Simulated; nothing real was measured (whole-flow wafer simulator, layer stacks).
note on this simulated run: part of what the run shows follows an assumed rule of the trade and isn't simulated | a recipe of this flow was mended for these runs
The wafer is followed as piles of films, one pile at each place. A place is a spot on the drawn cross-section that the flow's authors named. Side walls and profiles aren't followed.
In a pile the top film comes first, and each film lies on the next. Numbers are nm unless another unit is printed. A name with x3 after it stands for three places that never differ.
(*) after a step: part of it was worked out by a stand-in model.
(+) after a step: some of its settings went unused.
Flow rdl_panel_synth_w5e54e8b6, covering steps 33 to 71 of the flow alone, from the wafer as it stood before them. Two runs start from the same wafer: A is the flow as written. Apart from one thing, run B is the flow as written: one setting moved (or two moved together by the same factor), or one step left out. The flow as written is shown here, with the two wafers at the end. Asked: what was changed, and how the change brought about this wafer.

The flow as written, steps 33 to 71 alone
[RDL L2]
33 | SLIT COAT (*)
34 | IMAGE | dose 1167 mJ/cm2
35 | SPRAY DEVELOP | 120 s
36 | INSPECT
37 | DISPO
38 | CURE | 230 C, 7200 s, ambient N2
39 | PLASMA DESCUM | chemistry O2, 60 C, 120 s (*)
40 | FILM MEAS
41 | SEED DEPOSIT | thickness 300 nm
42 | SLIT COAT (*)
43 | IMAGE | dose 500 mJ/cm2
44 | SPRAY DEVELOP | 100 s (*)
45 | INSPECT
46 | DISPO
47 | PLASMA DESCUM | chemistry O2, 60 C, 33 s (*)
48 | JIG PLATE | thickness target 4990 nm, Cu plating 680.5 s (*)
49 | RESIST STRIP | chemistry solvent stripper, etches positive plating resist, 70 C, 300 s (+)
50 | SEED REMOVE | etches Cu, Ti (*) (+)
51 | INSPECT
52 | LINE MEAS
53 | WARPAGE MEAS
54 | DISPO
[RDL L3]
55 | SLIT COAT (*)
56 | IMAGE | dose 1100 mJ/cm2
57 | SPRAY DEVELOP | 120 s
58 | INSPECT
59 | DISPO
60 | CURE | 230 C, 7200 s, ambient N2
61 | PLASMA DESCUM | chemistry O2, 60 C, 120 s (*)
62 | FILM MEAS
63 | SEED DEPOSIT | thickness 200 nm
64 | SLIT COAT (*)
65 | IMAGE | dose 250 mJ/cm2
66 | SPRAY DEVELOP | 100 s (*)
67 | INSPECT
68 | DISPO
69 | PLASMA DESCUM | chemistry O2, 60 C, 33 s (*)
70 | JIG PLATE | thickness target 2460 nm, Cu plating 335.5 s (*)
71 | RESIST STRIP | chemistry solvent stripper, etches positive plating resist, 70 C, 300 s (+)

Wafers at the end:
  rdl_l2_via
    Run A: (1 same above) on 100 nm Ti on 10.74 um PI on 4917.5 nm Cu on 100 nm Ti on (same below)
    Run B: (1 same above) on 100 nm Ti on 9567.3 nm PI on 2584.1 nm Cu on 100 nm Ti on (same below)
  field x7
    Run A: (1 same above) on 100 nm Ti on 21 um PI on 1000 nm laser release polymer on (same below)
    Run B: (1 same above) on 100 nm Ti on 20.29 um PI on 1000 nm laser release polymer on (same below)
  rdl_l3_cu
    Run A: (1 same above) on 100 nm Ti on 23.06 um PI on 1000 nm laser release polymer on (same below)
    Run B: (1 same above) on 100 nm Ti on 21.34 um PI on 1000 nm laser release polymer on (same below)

What caused this: step 48, JIG PLATE: Cu plating 363.4 s was run, whereas the flow has Cu plating 680.5 s.

Step by step, how the change led to this:
  48 | JIG PLATE | thickness target 4990 nm, Cu plating 680.5 s (*)
      rdl_l2_cu, rdl_l2_land, rdl_l2_via, rdl_l2_rim, rdl_l3_land, rdl_l3_via: A Cu gains 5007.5 | B Cu gains 2674.1
  55 | SLIT COAT (*)
      rdl_l2_space: A PI gains 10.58 um | B PI gains 8710
      rdl_l2_via: A PI gains 10.74 um (new film) | B PI gains 9567.3 (new film)
      (as well as at 18 more places)
  64 | SLIT COAT (*)
      rdl_l2_cu: A ILINE-POS-THICK-GRADE-A gains 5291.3 (new film) | B ILINE-POS-THICK-GRADE-A gains 5135 (new film)
      rdl_l2_space: A ILINE-POS-THICK-GRADE-A gains 5624.6 (new film) | B ILINE-POS-THICK-GRADE-A gains 5322.6 (new film)
      (as well as at 7 more places)
  66 | SPRAY DEVELOP | 100 s (*)
      rdl_l3_cu: A ILINE-POS-THICK-GRADE-A loses 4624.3 (all of it) | B ILINE-POS-THICK-GRADE-A loses 4452.6 (all of it)
      rdl_l3_land: A ILINE-POS-THICK-GRADE-A loses 2880.1 (all of it) | B ILINE-POS-THICK-GRADE-A loses 3039.6 (all of it)
      (as well as at 1 more place)
  71 | RESIST STRIP | chemistry solvent stripper, etches positive plating resist, 70 C, 300 s (+)
      rdl_l2_cu: A ILINE-POS-THICK-GRADE-A loses 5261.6 (all of it) | B ILINE-POS-THICK-GRADE-A loses 5105.3 (all of it)
      rdl_l2_space: A ILINE-POS-THICK-GRADE-A loses 5594.9 (all of it) | B ILINE-POS-THICK-GRADE-A loses 5292.9 (all of it)
      (as well as at 4 more places)
